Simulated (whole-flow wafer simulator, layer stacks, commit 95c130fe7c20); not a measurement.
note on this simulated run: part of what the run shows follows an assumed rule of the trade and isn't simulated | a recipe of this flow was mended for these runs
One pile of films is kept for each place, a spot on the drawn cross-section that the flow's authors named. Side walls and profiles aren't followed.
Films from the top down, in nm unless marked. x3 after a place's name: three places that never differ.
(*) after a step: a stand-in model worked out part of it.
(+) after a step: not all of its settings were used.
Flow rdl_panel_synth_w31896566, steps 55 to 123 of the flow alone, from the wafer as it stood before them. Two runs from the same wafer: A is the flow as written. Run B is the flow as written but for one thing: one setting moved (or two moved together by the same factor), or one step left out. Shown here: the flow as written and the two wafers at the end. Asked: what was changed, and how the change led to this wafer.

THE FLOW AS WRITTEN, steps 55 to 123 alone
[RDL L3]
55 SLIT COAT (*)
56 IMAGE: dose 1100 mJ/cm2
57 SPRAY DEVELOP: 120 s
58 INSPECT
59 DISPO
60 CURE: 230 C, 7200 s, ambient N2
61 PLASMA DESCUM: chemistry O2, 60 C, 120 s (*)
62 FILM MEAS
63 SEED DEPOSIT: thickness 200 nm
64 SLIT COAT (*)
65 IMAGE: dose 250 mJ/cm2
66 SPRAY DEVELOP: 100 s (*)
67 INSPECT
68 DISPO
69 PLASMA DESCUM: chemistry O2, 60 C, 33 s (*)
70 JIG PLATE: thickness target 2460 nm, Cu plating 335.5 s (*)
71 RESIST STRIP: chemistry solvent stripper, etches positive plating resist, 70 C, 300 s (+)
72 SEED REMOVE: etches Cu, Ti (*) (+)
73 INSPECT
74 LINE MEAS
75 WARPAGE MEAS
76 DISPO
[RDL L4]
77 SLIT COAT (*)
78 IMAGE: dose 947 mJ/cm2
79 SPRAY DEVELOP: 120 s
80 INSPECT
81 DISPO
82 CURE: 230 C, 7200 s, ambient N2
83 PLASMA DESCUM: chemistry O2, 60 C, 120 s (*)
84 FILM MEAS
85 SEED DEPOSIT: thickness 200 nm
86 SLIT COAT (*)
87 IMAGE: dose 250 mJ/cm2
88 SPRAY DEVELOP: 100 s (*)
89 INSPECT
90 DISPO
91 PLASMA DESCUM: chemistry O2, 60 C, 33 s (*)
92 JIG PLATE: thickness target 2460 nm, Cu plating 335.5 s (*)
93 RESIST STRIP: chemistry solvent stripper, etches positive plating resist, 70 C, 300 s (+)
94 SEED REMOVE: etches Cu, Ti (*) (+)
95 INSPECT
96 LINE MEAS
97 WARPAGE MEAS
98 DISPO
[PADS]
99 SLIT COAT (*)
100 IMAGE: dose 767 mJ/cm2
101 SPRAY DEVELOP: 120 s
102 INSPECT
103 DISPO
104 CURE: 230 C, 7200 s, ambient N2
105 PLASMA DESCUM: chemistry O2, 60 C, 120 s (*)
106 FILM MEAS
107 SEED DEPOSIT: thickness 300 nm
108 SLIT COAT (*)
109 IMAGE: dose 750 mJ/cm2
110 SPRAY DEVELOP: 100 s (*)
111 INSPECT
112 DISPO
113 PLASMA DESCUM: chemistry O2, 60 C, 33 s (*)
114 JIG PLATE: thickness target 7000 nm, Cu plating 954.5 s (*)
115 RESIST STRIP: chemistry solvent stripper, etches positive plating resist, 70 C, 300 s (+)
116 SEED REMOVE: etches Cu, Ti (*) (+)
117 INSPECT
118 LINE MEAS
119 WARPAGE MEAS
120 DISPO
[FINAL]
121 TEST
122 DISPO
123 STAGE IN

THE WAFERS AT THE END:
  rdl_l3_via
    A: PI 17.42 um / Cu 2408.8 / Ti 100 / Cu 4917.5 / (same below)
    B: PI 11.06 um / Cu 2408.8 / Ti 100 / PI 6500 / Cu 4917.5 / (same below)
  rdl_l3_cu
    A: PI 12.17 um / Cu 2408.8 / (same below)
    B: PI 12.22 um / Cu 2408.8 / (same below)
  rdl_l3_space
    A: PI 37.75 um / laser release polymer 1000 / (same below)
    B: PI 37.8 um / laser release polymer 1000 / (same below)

The cause: step 57, SPRAY DEVELOP: 120 s, was left out.

How the change led to this, step by step:
  64 SLIT COAT (*)
      rdl_l3_cu, rdl_l3_space: A ILINE-POS-THICK-GRADE-A +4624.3 (new film) | B ILINE-POS-THICK-GRADE-A +5438 (new film)
      rdl_l2_rim: A ILINE-POS-THICK-GRADE-A +3695.4 (new film) | B ILINE-POS-THICK-GRADE-A +4816.6 (new film)
      (and at 2 more places)
  66 SPRAY DEVELOP: 100 s (*)
      rdl_l3_cu: A ILINE-POS-THICK-GRADE-A -4624.3 (all of it) | B ILINE-POS-THICK-GRADE-A -5438 (all of it)
      rdl_l3_land: A ILINE-POS-THICK-GRADE-A -2880.1 (all of it) | B ILINE-POS-THICK-GRADE-A -4579.7 (all of it)
      (and at 1 more place)
  71 RESIST STRIP: chemistry solvent stripper, etches positive plating resist, 70 C, 300 s (+)
      rdl_l3_space: A ILINE-POS-THICK-GRADE-A -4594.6 (all of it) | B ILINE-POS-THICK-GRADE-A -5408.3 (all of it)
      rdl_l2_rim: A ILINE-POS-THICK-GRADE-A -3665.7 (all of it) | B ILINE-POS-THICK-GRADE-A -4786.9 (all of it)
  77 SLIT COAT (*)
      rdl_l3_via: A PI +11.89 um (new film) | B PI +5660.6 (new film)
      rdl_l3_land: A PI +5476.5 (new film) | B PI +5612.1 (new film)
  86 SLIT COAT (*)
      rdl_l3_via: A ILINE-POS-THICK-GRADE-A +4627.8 (new film) | B ILINE-POS-THICK-GRADE-A +4485.7 (new film)
  93 RESIST STRIP: chemistry solvent stripper, etches positive plating resist, 70 C, 300 s (+)
      rdl_l3_via: A ILINE-POS-THICK-GRADE-A -4598.1 (all of it) | B ILINE-POS-THICK-GRADE-A -4456 (all of it)
  99 SLIT COAT (*)
      rdl_l3_via: A PI +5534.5 | B PI +5395.1
  108 SLIT COAT (*)
      rdl_l3_cu: A ILINE-POS-THICK-GRADE-A +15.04 um (new film) | B ILINE-POS-THICK-GRADE-A +15.05 um (new film)
      rdl_l3_space: A ILINE-POS-THICK-GRADE-A +15.03 um (new film) | B ILINE-POS-THICK-GRADE-A +15.04 um (new film)
      (and at 3 more places)
  115 RESIST STRIP: chemistry solvent stripper, etches positive plating resist, 70 C, 300 s (+)
      rdl_l3_cu: A ILINE-POS-THICK-GRADE-A -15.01 um (all of it) | B ILINE-POS-THICK-GRADE-A -15.02 um (all of it)
      rdl_l3_space: A ILINE-POS-THICK-GRADE-A -15 um (all of it) | B ILINE-POS-THICK-GRADE-A -15.01 um (all of it)
      (and at 3 more places)
Counting metal films that touch as one body, rdl_l3_via has 2 bodies (between them, from the top down: PI 6500); the flow as written gives 1 body.
